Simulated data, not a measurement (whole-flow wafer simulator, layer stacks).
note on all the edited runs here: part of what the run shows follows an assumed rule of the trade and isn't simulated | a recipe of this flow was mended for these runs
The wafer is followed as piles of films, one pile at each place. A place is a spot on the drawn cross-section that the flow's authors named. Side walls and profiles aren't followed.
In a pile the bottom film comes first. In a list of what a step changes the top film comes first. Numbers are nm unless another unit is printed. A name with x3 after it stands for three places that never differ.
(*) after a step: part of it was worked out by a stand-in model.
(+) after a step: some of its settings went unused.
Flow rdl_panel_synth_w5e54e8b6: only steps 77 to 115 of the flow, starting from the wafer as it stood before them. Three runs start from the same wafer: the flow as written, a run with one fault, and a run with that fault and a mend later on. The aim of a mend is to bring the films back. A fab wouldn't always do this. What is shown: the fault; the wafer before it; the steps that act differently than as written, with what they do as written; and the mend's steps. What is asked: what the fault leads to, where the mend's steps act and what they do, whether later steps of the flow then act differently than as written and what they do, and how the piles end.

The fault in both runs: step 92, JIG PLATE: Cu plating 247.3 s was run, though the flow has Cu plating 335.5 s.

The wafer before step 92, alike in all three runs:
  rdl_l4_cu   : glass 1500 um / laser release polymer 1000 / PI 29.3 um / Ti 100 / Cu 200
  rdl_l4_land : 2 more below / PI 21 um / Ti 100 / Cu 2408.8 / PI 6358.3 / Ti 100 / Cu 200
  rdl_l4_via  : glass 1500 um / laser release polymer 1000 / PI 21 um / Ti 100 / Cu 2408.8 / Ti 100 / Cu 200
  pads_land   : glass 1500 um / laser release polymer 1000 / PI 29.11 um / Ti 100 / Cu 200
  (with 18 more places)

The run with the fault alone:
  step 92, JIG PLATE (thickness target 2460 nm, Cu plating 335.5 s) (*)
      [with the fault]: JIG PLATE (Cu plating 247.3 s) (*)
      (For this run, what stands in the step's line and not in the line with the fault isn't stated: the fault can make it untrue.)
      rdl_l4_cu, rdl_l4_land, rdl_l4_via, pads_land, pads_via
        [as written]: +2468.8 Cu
        [with the fault]: +1819.8 Cu
  Steps further on in the flow that do not act as written (not shown: 1 more step that differs only slightly, by at most 2% or 0.5 nm, whichever is larger):
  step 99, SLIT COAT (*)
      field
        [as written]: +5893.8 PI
        [with the fault]: +5653.1 PI
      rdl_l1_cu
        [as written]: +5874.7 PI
        [with the fault]: +5634.4 PI
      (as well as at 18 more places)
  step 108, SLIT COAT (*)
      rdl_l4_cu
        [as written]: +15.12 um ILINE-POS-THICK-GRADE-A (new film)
        [with the fault]: +14.9 um ILINE-POS-THICK-GRADE-A (new film)
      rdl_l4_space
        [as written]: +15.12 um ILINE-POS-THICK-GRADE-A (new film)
        [with the fault]: +14.94 um ILINE-POS-THICK-GRADE-A (new film)
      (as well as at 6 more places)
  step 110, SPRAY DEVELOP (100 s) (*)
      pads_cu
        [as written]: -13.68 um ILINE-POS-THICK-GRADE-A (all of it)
        [with the fault]: -13.65 um ILINE-POS-THICK-GRADE-A (all of it)
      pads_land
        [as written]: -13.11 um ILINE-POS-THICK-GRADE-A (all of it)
        [with the fault]: -13.17 um ILINE-POS-THICK-GRADE-A (all of it)
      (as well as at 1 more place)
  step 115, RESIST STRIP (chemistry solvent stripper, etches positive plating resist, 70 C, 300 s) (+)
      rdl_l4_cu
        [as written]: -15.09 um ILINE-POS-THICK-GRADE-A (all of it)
        [with the fault]: -14.87 um ILINE-POS-THICK-GRADE-A (all of it)
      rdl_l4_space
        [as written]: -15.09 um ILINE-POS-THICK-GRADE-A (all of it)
        [with the fault]: -14.91 um ILINE-POS-THICK-GRADE-A (all of it)
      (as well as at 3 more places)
  By the end, the piles at rdl_l3_land, rdl_l4_cu, rdl_l4_space, rdl_l4_land, rdl_l4_via, pads_land, pads_via depart from the flow's by more than 2% or 0.5 nm, whichever is larger.
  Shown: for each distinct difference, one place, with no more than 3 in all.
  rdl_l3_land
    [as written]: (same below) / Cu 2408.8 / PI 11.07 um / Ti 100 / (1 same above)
    [with the fault]: (same below) / Cu 2408.8 / PI 10.84 um / Ti 100 / (1 same above)
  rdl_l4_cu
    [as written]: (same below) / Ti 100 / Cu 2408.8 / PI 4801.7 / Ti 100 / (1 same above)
    [with the fault]: (same below) / Ti 100 / Cu 1759.8 / PI 4632.9 / Ti 100 / (1 same above)
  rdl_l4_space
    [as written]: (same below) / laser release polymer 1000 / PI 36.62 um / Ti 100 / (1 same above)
    [with the fault]: (same below) / laser release polymer 1000 / PI 35.76 um / Ti 100 / (1 same above)

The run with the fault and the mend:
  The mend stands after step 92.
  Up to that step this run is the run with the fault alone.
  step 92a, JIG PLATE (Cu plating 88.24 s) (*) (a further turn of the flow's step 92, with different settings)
      rdl_l4_cu, rdl_l4_land, rdl_l4_via, pads_land, pads_via
        +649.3 Cu
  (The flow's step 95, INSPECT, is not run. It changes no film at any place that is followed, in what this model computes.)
  Steps further on in the flow that do not act as written:
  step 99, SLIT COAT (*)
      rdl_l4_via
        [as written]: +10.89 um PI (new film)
        [with the mend]: +10.9 um PI (new film)
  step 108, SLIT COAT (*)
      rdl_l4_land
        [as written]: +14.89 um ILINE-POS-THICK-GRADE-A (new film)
        [with the mend]: +14.88 um ILINE-POS-THICK-GRADE-A (new film)
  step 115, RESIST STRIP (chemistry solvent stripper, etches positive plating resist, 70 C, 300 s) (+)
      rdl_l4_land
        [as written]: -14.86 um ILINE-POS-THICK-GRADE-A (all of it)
        [with the mend]: -14.85 um ILINE-POS-THICK-GRADE-A (all of it)
  At the end the piles are close to the flow's at the places that both follow, differing by at most 2% or 0.5 nm, whichever is larger.
